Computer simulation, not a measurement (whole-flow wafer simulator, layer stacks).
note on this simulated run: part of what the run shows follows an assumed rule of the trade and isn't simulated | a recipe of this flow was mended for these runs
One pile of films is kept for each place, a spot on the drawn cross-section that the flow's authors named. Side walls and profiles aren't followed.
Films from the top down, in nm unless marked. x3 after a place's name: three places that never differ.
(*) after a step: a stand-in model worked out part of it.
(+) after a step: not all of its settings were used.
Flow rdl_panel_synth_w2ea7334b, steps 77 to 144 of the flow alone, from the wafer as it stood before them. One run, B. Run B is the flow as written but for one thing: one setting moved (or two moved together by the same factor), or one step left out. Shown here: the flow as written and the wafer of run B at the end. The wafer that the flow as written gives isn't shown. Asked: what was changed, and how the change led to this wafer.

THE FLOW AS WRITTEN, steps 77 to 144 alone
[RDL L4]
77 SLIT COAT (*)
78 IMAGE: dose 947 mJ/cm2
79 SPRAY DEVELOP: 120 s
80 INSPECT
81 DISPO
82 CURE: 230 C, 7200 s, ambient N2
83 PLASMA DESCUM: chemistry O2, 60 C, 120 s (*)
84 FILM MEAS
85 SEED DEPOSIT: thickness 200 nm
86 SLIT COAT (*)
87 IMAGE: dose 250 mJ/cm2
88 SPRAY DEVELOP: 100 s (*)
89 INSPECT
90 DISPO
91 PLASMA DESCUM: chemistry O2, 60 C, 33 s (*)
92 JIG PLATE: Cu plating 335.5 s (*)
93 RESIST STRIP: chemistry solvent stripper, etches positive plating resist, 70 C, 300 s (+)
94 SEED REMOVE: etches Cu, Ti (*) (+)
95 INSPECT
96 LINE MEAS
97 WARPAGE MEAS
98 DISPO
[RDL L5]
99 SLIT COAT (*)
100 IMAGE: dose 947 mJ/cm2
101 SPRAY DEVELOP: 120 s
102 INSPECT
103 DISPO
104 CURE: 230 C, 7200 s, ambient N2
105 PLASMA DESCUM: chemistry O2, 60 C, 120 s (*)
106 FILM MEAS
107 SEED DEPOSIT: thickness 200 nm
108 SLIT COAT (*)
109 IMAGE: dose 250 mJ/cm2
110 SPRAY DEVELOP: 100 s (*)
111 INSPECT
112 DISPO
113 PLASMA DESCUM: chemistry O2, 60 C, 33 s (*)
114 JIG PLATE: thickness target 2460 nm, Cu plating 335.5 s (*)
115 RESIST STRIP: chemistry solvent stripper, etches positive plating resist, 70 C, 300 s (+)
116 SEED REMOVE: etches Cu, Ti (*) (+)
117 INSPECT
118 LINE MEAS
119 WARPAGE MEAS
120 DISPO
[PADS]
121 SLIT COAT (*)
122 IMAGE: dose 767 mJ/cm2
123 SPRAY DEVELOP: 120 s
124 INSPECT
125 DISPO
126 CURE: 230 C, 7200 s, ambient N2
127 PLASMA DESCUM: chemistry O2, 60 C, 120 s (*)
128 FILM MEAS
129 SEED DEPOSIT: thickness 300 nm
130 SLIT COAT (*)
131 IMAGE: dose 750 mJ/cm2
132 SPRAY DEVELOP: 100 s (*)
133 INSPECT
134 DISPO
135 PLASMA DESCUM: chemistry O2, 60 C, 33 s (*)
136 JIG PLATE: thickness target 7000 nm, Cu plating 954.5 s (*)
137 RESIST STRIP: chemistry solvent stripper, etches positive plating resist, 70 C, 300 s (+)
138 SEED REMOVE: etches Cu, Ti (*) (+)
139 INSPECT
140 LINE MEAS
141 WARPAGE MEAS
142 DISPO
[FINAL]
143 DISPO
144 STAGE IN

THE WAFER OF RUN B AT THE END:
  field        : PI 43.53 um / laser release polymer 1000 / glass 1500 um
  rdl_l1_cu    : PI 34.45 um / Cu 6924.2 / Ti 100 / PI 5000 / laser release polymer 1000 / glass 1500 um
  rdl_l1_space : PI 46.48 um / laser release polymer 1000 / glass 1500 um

The cause: step 92, JIG PLATE: Cu plating 416 s was run, where the flow has Cu plating 335.5 s.

How the change led to this, step by step:
  92 JIG PLATE: Cu plating 335.5 s (*)
      rdl_l4_cu, rdl_l4_land, rdl_l5_land, rdl_l5_via: Cu +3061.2 (as written it would be: Cu +2468.8)
      rdl_l4_via: Cu +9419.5 (as written it would be: Cu +2468.8)
  99 SLIT COAT (*)
      rdl_l4_via: PI +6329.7 (new film) (as written it would be: PI +12.41 um (new film))
      field, pads_cu, pads_space, pads_land, pads_via: PI +8529.1 (as written it would be: PI +8112.6)
      (and at 17 more places)
  108 SLIT COAT (*)
      rdl_l4_via: ILINE-POS-THICK-GRADE-A +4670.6 (new film) (as written it would be: ILINE-POS-THICK-GRADE-A +4830.6 (new film))
  115 RESIST STRIP: chemistry solvent stripper, etches positive plating resist, 70 C, 300 s (+)
      rdl_l4_via: ILINE-POS-THICK-GRADE-A -4640.9 (all of it) (as written it would be: ILINE-POS-THICK-GRADE-A -4800.9 (all of it))
  121 SLIT COAT (*)
      rdl_l4_via: PI +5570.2 (as written it would be: PI +5728.5)
      rdl_l5_via: PI +10.84 um (new film) (as written it would be: PI +10.89 um (new film))
  130 SLIT COAT (*)
      rdl_l4_cu, rdl_l4_space: ILINE-POS-THICK-GRADE-A +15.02 um (new film) (as written it would be: ILINE-POS-THICK-GRADE-A +15.01 um (new film))
      rdl_l4_land: ILINE-POS-THICK-GRADE-A +14.91 um (new film) (as written it would be: ILINE-POS-THICK-GRADE-A +14.95 um (new film))
      (and at 5 more places)
  137 RESIST STRIP: chemistry solvent stripper, etches positive plating resist, 70 C, 300 s (+)
      rdl_l2_cu, rdl_l2_space: ILINE-POS-THICK-GRADE-A -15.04 um (all of it) (as written it would be: ILINE-POS-THICK-GRADE-A -15.05 um (all of it))
      rdl_l4_cu: ILINE-POS-THICK-GRADE-A -15 um (all of it) (as written it would be: ILINE-POS-THICK-GRADE-A -14.98 um (all of it))
      (and at 7 more places)
